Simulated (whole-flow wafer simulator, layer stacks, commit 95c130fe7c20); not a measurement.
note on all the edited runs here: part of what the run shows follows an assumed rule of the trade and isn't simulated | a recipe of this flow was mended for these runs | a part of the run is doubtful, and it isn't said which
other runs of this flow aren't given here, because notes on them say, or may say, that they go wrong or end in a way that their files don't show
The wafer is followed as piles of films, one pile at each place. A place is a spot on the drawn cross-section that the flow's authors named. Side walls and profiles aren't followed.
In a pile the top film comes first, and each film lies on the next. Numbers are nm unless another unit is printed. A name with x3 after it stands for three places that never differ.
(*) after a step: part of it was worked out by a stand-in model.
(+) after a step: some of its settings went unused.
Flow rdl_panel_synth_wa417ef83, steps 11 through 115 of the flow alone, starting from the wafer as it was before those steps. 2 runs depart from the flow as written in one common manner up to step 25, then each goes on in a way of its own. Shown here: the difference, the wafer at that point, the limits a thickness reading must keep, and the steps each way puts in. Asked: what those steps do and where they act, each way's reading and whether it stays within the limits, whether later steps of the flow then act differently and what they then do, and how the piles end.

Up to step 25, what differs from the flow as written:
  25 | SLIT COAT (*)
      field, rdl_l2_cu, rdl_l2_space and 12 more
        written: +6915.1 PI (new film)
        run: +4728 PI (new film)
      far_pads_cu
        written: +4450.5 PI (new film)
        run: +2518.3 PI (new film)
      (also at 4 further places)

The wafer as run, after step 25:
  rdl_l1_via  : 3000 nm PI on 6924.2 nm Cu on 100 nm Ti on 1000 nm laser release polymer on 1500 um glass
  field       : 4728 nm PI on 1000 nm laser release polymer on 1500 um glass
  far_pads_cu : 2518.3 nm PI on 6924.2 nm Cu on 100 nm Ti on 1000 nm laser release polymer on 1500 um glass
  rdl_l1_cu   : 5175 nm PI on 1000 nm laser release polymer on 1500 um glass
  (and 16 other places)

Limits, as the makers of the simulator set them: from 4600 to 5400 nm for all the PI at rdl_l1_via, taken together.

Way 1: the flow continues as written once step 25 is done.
  After step 25, the reading is 3000 nm, outside the limits.
  Steps later in the flow that act otherwise than as written:
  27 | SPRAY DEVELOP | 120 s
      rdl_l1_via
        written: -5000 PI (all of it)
        way: -3000 PI (all of it)
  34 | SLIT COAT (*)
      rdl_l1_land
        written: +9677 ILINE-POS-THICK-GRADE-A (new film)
        way: +10.03 um ILINE-POS-THICK-GRADE-A (new film)
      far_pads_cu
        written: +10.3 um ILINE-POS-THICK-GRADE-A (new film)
        way: +10.37 um ILINE-POS-THICK-GRADE-A (new film)
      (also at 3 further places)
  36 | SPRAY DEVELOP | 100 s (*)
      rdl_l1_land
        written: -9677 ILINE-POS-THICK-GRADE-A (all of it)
        way: -10.03 um ILINE-POS-THICK-GRADE-A (all of it)
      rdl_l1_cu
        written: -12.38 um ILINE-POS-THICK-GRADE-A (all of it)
        way: -12.5 um ILINE-POS-THICK-GRADE-A (all of it)
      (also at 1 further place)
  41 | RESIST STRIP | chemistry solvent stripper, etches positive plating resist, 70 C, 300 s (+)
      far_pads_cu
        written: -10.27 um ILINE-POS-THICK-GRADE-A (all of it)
        way: -10.34 um ILINE-POS-THICK-GRADE-A (all of it)
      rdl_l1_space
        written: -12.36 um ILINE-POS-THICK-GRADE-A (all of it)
        way: -12.46 um ILINE-POS-THICK-GRADE-A (all of it)
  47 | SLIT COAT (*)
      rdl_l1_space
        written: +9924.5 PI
        way: +10.08 um PI
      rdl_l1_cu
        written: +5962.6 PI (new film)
        way: +6110.1 PI (new film)
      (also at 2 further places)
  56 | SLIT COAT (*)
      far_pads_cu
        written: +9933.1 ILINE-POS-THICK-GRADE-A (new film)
        way: +10.01 um ILINE-POS-THICK-GRADE-A (new film)
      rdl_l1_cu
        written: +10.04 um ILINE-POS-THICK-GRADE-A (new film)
        way: +10.17 um ILINE-POS-THICK-GRADE-A (new film)
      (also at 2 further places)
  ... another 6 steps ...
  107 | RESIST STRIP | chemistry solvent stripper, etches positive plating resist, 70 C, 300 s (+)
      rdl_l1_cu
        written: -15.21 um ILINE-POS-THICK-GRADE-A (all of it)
        way: -15.27 um ILINE-POS-THICK-GRADE-A (all of it)
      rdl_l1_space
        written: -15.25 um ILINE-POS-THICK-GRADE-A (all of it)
        way: -15.34 um ILINE-POS-THICK-GRADE-A (all of it)
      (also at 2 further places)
  The piles end different from the flow's at field, far_pads_cu, rdl_l1_cu and 17 more by more than 2% or 0.5 nm, whichever is larger.
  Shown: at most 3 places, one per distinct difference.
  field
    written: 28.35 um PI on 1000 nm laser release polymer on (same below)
    way: 26.16 um PI on 1000 nm laser release polymer on (same below)
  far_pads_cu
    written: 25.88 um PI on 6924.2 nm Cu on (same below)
    way: 23.86 um PI on 6924.2 nm Cu on (same below)
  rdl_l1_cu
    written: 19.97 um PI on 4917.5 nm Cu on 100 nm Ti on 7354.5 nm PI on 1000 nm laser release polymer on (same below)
    way: 20.01 um PI on 4917.5 nm Cu on 100 nm Ti on 5175 nm PI on 1000 nm laser release polymer on (same below)

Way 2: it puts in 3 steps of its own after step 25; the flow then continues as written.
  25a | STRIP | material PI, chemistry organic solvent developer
      field, rdl_l2_cu, rdl_l2_space and 12 more
        -4728 PI (all of it)
      far_pads_cu
        -2518.3 PI (all of it)
      rdl_l1_cu
        -5175 PI (all of it)
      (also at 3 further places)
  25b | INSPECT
      alters no film at any place that is followed
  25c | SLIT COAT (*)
      field, rdl_l2_cu, rdl_l2_space and 12 more
        +6915.1 PI (new film)
      far_pads_cu
        +4450.5 PI (new film)
      rdl_l1_cu
        +7354.5 PI (new film)
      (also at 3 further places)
  After step 25c, the reading is 5000 nm, within the limits.
  Later steps of the flow that are run all act as written at every place that is followed.
  At every place that both follow, the piles at the end match the flow's.

The limits are kept by: way 2. They are not kept by: way 1.
